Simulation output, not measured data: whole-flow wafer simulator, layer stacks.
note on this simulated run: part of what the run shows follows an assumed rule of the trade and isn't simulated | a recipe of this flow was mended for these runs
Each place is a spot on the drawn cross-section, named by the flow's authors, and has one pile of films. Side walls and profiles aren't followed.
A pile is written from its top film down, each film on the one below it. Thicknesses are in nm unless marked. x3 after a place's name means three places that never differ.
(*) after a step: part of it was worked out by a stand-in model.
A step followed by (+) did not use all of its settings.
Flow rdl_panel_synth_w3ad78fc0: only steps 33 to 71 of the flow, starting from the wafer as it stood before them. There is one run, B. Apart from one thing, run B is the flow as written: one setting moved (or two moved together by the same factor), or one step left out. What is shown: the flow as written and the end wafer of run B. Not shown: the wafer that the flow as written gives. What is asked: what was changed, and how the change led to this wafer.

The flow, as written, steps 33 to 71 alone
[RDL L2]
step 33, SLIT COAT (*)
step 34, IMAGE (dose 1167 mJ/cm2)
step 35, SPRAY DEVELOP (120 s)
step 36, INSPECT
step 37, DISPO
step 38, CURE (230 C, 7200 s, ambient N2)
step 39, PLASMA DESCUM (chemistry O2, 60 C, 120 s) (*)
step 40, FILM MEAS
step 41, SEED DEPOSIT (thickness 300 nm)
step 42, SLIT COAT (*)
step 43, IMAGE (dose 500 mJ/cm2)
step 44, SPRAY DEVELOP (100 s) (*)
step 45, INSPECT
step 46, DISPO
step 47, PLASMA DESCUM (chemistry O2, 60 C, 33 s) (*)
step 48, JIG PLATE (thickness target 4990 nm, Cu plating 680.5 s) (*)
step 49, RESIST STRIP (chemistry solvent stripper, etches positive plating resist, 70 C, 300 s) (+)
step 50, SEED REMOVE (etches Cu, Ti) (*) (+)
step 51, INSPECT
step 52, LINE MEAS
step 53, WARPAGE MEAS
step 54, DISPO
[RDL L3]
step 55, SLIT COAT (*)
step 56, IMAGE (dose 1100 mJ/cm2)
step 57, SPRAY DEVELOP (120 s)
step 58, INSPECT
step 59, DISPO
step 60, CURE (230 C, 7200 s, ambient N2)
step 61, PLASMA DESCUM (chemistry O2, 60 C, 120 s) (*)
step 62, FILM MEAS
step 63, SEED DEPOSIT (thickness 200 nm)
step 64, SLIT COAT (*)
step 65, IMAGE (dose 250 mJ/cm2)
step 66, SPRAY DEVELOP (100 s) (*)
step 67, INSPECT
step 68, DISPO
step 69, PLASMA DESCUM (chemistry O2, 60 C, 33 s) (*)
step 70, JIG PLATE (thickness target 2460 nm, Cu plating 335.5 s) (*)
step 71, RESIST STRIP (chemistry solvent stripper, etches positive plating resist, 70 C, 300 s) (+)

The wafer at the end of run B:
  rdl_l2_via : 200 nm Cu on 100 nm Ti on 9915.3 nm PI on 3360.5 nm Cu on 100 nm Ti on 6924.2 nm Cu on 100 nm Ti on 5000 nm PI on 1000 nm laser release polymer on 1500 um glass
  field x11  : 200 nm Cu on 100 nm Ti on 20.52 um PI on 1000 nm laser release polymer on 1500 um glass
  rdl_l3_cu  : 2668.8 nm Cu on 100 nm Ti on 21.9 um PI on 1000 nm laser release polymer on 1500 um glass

What caused this: step 48, JIG PLATE: Cu plating 468.9 s was run, while the flow as written has Cu plating 680.5 s.

How this came from the change, step by step:
  step 48, JIG PLATE (thickness target 4990 nm, Cu plating 680.5 s) (*)
      rdl_l2_cu, rdl_l2_land, rdl_l2_via, rdl_l2_rim, rdl_l3_land, rdl_l3_via: Cu gains 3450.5 (in the flow as written it would be: Cu gains 5007.5)
  step 55, SLIT COAT (*)
      rdl_l2_space: PI gains 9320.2 (in the flow as written it would be: PI gains 10.58 um)
      rdl_l2_via: PI gains 9915.3 (new film) (in the flow as written it would be: PI gains 10.74 um (new film))
      (and at 22 other places as well)
  step 64, SLIT COAT (*)
      rdl_l3_cu, rdl_l3_space: ILINE-POS-THICK-GRADE-A gains 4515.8 (new film) (in the flow as written it would be: ILINE-POS-THICK-GRADE-A gains 4624.3 (new film))
      rdl_l2_cu: ILINE-POS-THICK-GRADE-A gains 5179.1 (new film) (in the flow as written it would be: ILINE-POS-THICK-GRADE-A gains 5291.3 (new film))
      (and at 5 other places as well)
  step 66, SPRAY DEVELOP (100 s) (*)
      rdl_l3_cu: ILINE-POS-THICK-GRADE-A loses 4515.8 (all of it) (in the flow as written it would be: ILINE-POS-THICK-GRADE-A loses 4624.3 (all of it))
      rdl_l3_land: ILINE-POS-THICK-GRADE-A loses 2981 (all of it) (in the flow as written it would be: ILINE-POS-THICK-GRADE-A loses 2880.1 (all of it))
  step 71, RESIST STRIP (chemistry solvent stripper, etches positive plating resist, 70 C, 300 s) (+)
      rdl_l2_cu: ILINE-POS-THICK-GRADE-A loses 5149.4 (all of it) (in the flow as written it would be: ILINE-POS-THICK-GRADE-A loses 5261.6 (all of it))
      rdl_l2_space: ILINE-POS-THICK-GRADE-A loses 5391.3 (all of it) (in the flow as written it would be: ILINE-POS-THICK-GRADE-A loses 5594.9 (all of it))
      (and at 4 other places as well)
